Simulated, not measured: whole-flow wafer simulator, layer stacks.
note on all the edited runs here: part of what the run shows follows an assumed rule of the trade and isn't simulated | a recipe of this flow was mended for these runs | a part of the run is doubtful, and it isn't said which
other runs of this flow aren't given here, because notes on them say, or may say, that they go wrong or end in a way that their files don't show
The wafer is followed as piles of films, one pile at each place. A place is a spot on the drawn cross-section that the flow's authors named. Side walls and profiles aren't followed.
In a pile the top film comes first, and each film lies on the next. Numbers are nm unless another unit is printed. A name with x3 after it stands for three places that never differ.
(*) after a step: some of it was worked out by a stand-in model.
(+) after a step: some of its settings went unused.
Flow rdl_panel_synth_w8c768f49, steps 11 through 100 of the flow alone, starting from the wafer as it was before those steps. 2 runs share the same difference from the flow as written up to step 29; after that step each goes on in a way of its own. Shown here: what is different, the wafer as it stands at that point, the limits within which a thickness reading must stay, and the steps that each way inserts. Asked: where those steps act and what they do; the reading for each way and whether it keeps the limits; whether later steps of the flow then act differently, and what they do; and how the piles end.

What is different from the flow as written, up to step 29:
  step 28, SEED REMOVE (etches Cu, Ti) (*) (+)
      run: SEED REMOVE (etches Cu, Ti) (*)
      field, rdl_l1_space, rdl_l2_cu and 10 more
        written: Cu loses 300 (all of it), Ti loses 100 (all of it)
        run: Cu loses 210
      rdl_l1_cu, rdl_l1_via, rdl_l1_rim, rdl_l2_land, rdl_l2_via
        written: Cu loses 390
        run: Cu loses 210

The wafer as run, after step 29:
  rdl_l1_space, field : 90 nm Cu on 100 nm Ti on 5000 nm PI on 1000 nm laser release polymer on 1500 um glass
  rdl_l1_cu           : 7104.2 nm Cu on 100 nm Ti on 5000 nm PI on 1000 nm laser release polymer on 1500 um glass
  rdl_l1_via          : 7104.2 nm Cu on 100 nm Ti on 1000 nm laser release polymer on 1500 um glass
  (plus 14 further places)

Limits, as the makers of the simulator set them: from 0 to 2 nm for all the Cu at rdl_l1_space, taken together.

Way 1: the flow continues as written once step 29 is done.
  The reading taken after step 29 is 90 nm, which is outside the limits.
  Steps further on in the flow that do not act as written (not shown: 4 more steps that differ only slightly, by at most 2% or 0.5 nm, whichever is larger):
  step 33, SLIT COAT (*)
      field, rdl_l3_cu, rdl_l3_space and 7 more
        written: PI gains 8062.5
        way: PI gains 8060.2 (new film)
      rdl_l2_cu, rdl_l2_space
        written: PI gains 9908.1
        way: PI gains 9903 (new film)
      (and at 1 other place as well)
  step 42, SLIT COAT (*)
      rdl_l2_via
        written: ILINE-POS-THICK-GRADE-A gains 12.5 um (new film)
        way: ILINE-POS-THICK-GRADE-A gains 12.51 um (new film)
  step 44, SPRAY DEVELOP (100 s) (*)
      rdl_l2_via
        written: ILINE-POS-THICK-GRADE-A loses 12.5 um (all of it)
        way: ILINE-POS-THICK-GRADE-A loses 12.51 um (all of it)
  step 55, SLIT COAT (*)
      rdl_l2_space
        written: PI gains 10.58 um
        way: PI gains 10.57 um
  By the end, the piles at field, rdl_l1_cu, rdl_l1_space and 15 more depart from the flow's by more than 2% or 0.5 nm, whichever is larger.
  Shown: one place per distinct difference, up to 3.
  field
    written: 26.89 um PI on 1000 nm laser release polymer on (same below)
    way: 21.89 um PI on 90 nm Cu on 100 nm Ti on 5000 nm PI on 1000 nm laser release polymer on (same below)
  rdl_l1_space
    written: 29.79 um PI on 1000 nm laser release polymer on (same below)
    way: 24.78 um PI on 90 nm Cu on 100 nm Ti on 5000 nm PI on 1000 nm laser release polymer on (same below)
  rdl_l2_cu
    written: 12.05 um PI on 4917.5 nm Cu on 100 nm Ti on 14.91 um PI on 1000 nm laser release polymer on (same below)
    way: 12.05 um PI on 4917.5 nm Cu on 100 nm Ti on 9903 nm PI on 90 nm Cu on 100 nm Ti on 5000 nm PI on 1000 nm laser release polymer on (same below)

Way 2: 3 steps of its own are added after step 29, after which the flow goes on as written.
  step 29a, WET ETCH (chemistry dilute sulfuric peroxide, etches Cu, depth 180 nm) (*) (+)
      field, rdl_l1_space, rdl_l2_cu and 10 more
        Cu loses 90 (all of it)
      rdl_l1_cu, rdl_l1_via, rdl_l1_rim, rdl_l2_land, rdl_l2_via
        Cu loses 180
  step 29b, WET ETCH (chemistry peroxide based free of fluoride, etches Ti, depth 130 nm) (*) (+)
      field, rdl_l1_space, rdl_l2_cu and 10 more
        Ti loses 100 (all of it)
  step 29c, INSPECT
      does not change any film at any place that is followed
  The reading taken after step 29c is 0 nm, which is within the limits.
  Steps further on in the flow that do not act as written (not shown: 6 more steps that differ only slightly, by at most 2% or 0.5 nm, whichever is larger):
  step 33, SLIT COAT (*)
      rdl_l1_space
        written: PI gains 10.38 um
        way: PI gains 10.37 um
  At the end the piles are close to the flow's at the places that both follow, differing by at most 2% or 0.5 nm, whichever is larger.

Inside the limits: way 2. Outside the limits: way 1.
